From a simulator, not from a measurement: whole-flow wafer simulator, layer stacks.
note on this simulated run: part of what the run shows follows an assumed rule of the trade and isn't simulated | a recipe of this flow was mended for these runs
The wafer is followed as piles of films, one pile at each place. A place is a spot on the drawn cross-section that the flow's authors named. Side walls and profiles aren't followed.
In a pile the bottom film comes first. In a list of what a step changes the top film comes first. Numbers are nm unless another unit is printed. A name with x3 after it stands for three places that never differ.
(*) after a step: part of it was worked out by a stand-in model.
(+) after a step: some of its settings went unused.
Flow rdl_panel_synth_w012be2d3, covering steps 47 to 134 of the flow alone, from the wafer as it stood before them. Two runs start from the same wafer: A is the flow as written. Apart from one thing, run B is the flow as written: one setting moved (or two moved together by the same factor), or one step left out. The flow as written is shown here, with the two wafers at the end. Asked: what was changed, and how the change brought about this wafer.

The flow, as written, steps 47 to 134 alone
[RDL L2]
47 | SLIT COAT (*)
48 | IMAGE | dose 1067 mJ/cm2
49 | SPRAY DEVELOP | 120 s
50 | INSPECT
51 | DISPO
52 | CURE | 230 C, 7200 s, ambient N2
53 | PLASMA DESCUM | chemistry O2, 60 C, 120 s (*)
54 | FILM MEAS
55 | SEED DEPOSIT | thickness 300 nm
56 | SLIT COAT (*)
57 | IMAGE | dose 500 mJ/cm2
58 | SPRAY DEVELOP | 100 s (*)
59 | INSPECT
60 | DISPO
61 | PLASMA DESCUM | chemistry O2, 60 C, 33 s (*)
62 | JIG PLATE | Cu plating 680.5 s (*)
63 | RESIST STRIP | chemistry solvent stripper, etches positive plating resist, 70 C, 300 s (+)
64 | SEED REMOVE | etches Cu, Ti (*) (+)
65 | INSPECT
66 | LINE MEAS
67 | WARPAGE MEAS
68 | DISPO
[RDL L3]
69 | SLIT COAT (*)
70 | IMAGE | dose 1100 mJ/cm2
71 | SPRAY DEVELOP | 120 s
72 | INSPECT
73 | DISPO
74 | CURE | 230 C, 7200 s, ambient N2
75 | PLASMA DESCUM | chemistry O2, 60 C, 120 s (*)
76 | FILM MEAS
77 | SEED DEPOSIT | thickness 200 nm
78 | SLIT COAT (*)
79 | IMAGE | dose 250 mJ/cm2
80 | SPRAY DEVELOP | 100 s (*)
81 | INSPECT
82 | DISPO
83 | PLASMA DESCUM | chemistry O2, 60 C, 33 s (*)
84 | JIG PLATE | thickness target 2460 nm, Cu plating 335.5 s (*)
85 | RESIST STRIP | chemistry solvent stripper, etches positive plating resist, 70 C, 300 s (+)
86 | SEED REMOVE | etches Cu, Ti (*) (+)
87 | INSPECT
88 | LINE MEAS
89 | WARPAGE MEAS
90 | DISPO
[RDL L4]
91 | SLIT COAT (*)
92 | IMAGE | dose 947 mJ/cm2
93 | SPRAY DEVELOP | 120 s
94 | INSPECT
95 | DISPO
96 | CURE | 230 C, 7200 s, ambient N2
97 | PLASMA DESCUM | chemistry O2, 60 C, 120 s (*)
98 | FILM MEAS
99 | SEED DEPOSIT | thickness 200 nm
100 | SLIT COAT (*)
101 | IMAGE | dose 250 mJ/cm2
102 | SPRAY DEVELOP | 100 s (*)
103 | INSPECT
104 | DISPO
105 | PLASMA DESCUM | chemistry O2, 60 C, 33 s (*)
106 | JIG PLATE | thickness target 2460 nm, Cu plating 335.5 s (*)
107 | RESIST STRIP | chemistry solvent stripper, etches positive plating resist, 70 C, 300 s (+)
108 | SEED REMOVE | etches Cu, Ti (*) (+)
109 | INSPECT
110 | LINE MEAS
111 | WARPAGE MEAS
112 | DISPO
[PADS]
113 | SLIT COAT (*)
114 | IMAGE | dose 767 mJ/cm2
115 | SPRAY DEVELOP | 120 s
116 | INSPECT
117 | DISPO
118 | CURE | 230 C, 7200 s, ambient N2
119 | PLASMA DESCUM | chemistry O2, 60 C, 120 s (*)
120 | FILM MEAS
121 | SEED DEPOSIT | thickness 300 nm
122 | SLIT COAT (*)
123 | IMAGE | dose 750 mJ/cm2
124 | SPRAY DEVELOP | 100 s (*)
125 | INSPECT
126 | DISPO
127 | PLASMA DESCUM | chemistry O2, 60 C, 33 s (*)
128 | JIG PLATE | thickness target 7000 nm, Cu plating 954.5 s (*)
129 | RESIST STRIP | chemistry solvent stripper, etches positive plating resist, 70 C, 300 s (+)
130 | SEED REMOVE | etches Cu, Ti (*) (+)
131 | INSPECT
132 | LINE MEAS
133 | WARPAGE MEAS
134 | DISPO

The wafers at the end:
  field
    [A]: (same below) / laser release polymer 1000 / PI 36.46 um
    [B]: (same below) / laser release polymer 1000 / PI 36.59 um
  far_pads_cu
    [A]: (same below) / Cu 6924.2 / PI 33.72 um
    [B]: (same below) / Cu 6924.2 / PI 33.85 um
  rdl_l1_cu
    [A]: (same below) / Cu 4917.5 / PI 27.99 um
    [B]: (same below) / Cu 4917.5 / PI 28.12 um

Cause: step 62, JIG PLATE: Cu plating 734.9 s was run, though the flow has Cu plating 680.5 s.

How this came from the change, step by step:
  62 | JIG PLATE | Cu plating 680.5 s (*)
      rdl_l2_cu, rdl_l2_land, rdl_l2_via, rdl_l2_rim, rdl_l3_land, rdl_l3_via: A Cu gains 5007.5 | B Cu gains 5407.9
  69 | SLIT COAT (*)
      rdl_l3_cu, rdl_l3_space: A PI gains 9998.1 | B PI gains 10.31 um
      rdl_l2_space: A PI gains 10.31 um | B PI gains 10.63 um
      (as well as at 3 more places)
  78 | SLIT COAT (*)
      rdl_l2_via: A ILINE-POS-THICK-GRADE-A gains 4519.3 (new film) | B ILINE-POS-THICK-GRADE-A gains 4394.2 (new film)
  85 | RESIST STRIP | chemistry solvent stripper, etches positive plating resist, 70 C, 300 s (+)
      rdl_l2_via: A ILINE-POS-THICK-GRADE-A loses 4489.6 (all of it) | B ILINE-POS-THICK-GRADE-A loses 4364.5 (all of it)
  91 | SLIT COAT (*)
      rdl_l3_via: A PI gains 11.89 um (new film) | B PI gains 11.83 um (new film)
  122 | SLIT COAT (*)
      rdl_l2_cu, rdl_l2_space: A ILINE-POS-THICK-GRADE-A gains 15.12 um (new film) | B ILINE-POS-THICK-GRADE-A gains 15.14 um (new film)
      rdl_l2_land: A ILINE-POS-THICK-GRADE-A gains 14.88 um (new film) | B ILINE-POS-THICK-GRADE-A gains 14.86 um (new film)
      (as well as at 2 more places)
  129 | RESIST STRIP | chemistry solvent stripper, etches positive plating resist, 70 C, 300 s (+)
      rdl_l2_cu, rdl_l2_space: A ILINE-POS-THICK-GRADE-A loses 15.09 um (all of it) | B ILINE-POS-THICK-GRADE-A loses 15.11 um (all of it)
      rdl_l2_land: A ILINE-POS-THICK-GRADE-A loses 14.85 um (all of it) | B ILINE-POS-THICK-GRADE-A loses 14.83 um (all of it)
      (as well as at 3 more places)
